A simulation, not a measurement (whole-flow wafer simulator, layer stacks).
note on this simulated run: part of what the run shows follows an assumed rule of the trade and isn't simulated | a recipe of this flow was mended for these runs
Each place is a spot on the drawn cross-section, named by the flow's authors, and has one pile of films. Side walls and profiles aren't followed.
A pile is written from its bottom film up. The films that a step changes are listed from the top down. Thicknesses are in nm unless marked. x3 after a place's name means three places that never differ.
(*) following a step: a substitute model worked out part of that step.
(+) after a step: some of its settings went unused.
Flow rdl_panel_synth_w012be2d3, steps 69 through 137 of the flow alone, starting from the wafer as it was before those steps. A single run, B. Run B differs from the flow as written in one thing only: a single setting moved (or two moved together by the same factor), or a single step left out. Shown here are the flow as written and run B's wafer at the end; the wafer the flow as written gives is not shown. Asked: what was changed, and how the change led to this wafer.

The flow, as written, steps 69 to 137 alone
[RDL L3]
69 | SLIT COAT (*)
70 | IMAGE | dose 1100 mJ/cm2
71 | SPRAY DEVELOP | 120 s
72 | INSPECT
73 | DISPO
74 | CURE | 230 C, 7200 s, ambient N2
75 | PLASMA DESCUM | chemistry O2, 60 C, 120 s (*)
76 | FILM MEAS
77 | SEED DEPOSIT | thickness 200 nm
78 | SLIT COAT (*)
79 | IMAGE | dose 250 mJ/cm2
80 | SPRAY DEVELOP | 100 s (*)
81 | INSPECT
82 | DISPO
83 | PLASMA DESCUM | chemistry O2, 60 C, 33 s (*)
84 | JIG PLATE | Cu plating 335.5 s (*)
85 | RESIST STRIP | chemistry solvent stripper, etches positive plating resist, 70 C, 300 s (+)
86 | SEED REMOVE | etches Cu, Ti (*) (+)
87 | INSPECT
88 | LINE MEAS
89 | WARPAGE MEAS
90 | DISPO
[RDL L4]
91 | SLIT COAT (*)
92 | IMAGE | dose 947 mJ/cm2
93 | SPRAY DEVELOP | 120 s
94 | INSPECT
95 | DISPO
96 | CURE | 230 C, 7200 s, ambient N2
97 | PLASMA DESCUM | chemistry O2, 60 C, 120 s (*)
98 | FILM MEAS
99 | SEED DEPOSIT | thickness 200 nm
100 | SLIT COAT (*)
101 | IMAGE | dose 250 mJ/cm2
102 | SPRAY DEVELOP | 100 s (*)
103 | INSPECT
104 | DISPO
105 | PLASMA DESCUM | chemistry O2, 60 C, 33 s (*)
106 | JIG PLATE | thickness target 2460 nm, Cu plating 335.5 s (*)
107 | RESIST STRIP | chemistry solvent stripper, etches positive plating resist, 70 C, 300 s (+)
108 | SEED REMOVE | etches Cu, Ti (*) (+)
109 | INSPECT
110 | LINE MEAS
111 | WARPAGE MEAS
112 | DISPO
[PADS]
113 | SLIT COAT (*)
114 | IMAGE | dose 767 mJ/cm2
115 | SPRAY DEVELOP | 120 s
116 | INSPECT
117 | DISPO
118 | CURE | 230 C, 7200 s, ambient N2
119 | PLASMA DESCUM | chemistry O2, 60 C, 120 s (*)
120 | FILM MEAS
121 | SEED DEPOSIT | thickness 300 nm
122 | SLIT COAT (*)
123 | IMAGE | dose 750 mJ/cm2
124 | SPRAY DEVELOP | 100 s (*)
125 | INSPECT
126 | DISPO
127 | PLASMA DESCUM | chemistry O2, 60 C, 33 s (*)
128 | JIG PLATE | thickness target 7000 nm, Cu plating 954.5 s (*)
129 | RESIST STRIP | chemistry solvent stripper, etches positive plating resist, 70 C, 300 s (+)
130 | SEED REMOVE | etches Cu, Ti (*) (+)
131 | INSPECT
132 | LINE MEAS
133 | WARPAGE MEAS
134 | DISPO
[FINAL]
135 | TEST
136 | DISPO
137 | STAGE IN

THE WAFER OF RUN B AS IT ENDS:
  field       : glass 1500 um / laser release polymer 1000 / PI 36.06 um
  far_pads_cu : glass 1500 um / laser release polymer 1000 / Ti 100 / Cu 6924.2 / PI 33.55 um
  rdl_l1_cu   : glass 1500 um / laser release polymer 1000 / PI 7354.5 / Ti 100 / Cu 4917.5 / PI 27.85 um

The reason: step 84, JIG PLATE: Cu plating 255 s was run, while the flow as written has Cu plating 335.5 s.

How this came from the change, step by step:
  84 | JIG PLATE | Cu plating 335.5 s (*)
      rdl_l3_cu, rdl_l3_land, rdl_l3_via, rdl_l4_land, rdl_l4_via: +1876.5 Cu (in the flow as written it would be: +2468.8 Cu)
  91 | SLIT COAT (*)
      field, pads_cu, pads_space, pads_land, pads_via: +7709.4 PI (in the flow as written it would be: +8112.6 PI)
      far_pads_cu: +7650 PI (in the flow as written it would be: +7829.7 PI)
      (and at 13 other places as well)
  100 | SLIT COAT (*)
      rdl_l3_land: +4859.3 ILINE-POS-THICK-GRADE-A (new film) (in the flow as written it would be: +4693.2 ILINE-POS-THICK-GRADE-A (new film))
      rdl_l3_via: +4850 ILINE-POS-THICK-GRADE-A (new film) (in the flow as written it would be: +4627.8 ILINE-POS-THICK-GRADE-A (new film))
  107 | RESIST STRIP | chemistry solvent stripper, etches positive plating resist, 70 C, 300 s (+)
      rdl_l3_land: -4829.6 ILINE-POS-THICK-GRADE-A (all of it) (in the flow as written it would be: -4663.5 ILINE-POS-THICK-GRADE-A (all of it))
      rdl_l3_via: -4820.3 ILINE-POS-THICK-GRADE-A (all of it) (in the flow as written it would be: -4598.1 ILINE-POS-THICK-GRADE-A (all of it))
  113 | SLIT COAT (*)
      rdl_l3_land: +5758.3 PI (in the flow as written it would be: +5597.9 PI)
      rdl_l3_via: +5750.6 PI (in the flow as written it would be: +5534.5 PI)
      (and at 1 other place as well)
  122 | SLIT COAT (*)
      rdl_l2_cu, rdl_l2_space: +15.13 um ILINE-POS-THICK-GRADE-A (new film) (in the flow as written it would be: +15.12 um ILINE-POS-THICK-GRADE-A (new film))
      rdl_l4_cu, rdl_l4_space: +15.11 um ILINE-POS-THICK-GRADE-A (new film) (in the flow as written it would be: +15.12 um ILINE-POS-THICK-GRADE-A (new film))
      (and at 11 other places as well)
  129 | RESIST STRIP | chemistry solvent stripper, etches positive plating resist, 70 C, 300 s (+)
      rdl_l2_cu, rdl_l2_space: -15.1 um ILINE-POS-THICK-GRADE-A (all of it) (in the flow as written it would be: -15.09 um ILINE-POS-THICK-GRADE-A (all of it))
      rdl_l4_cu, rdl_l4_space: -15.08 um ILINE-POS-THICK-GRADE-A (all of it) (in the flow as written it would be: -15.09 um ILINE-POS-THICK-GRADE-A (all of it))
      (and at 12 other places as well)
